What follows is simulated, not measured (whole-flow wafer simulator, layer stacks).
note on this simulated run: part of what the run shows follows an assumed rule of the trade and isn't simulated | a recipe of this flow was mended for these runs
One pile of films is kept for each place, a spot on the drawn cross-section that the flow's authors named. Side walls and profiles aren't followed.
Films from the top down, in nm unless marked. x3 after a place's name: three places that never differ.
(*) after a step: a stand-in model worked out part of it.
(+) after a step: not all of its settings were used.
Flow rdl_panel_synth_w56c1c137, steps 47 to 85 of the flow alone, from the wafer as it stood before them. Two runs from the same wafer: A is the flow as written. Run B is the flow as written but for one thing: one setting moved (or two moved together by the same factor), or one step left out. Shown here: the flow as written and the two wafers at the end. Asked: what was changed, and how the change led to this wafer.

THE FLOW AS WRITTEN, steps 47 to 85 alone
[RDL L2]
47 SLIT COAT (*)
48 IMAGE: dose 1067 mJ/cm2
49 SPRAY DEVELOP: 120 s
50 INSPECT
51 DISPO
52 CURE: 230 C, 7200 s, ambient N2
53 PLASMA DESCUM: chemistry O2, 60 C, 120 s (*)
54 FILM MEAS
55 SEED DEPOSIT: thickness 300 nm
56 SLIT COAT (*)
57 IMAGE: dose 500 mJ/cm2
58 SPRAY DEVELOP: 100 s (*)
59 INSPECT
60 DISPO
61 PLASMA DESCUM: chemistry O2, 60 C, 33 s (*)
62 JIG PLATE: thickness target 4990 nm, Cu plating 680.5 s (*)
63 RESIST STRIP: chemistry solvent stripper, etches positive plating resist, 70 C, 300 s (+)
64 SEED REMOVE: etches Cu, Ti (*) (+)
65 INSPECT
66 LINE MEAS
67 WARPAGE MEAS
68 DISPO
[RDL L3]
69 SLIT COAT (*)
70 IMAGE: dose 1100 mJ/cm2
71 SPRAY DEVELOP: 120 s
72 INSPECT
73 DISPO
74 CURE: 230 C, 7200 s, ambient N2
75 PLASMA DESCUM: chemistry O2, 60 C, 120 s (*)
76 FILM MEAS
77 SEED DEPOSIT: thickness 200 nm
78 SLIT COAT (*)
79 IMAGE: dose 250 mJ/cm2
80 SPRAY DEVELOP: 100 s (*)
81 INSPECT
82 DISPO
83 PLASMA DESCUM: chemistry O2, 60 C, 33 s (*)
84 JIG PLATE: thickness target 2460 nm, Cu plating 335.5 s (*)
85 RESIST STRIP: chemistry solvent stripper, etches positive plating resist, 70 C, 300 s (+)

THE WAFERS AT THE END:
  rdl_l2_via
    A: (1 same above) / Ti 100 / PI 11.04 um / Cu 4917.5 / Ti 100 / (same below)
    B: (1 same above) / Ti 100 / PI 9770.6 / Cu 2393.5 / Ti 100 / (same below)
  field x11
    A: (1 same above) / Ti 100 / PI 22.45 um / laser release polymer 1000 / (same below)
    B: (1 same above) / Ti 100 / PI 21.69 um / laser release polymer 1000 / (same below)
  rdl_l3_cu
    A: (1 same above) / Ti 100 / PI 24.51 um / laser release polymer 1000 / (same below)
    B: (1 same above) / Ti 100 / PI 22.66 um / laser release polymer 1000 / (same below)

The cause: step 62, JIG PLATE: Cu plating 337.5 s was run, where the flow has Cu plating 680.5 s.

How the change led to this, step by step:
  62 JIG PLATE: thickness target 4990 nm, Cu plating 680.5 s (*)
      rdl_l2_cu, rdl_l2_land, rdl_l2_via, rdl_l2_rim, rdl_l3_land, rdl_l3_via: A Cu +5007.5 | B Cu +2483.5
  69 SLIT COAT (*)
      rdl_l2_space: A PI +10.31 um | B PI +8323.4
      rdl_l2_via: A PI +11.04 um (new film) | B PI +9770.6 (new film)
      (and at 24 more places)
  78 SLIT COAT (*)
      rdl_l2_cu: A ILINE-POS-THICK-GRADE-A +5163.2 (new film) | B ILINE-POS-THICK-GRADE-A +5002.1 (new film)
      rdl_l2_space: A ILINE-POS-THICK-GRADE-A +5535.4 (new film) | B ILINE-POS-THICK-GRADE-A +5191.1 (new film)
      (and at 7 more places)
  80 SPRAY DEVELOP: 100 s (*)
      rdl_l3_cu: A ILINE-POS-THICK-GRADE-A -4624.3 (all of it) | B ILINE-POS-THICK-GRADE-A -4436.1 (all of it)
      rdl_l3_land: A ILINE-POS-THICK-GRADE-A -2880.1 (all of it) | B ILINE-POS-THICK-GRADE-A -3054.9 (all of it)
      (and at 1 more place)
  85 RESIST STRIP: chemistry solvent stripper, etches positive plating resist, 70 C, 300 s (+)
      rdl_l2_cu: A ILINE-POS-THICK-GRADE-A -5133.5 (all of it) | B ILINE-POS-THICK-GRADE-A -4972.4 (all of it)
      rdl_l2_space: A ILINE-POS-THICK-GRADE-A -5505.7 (all of it) | B ILINE-POS-THICK-GRADE-A -5161.4 (all of it)
      (and at 4 more places)
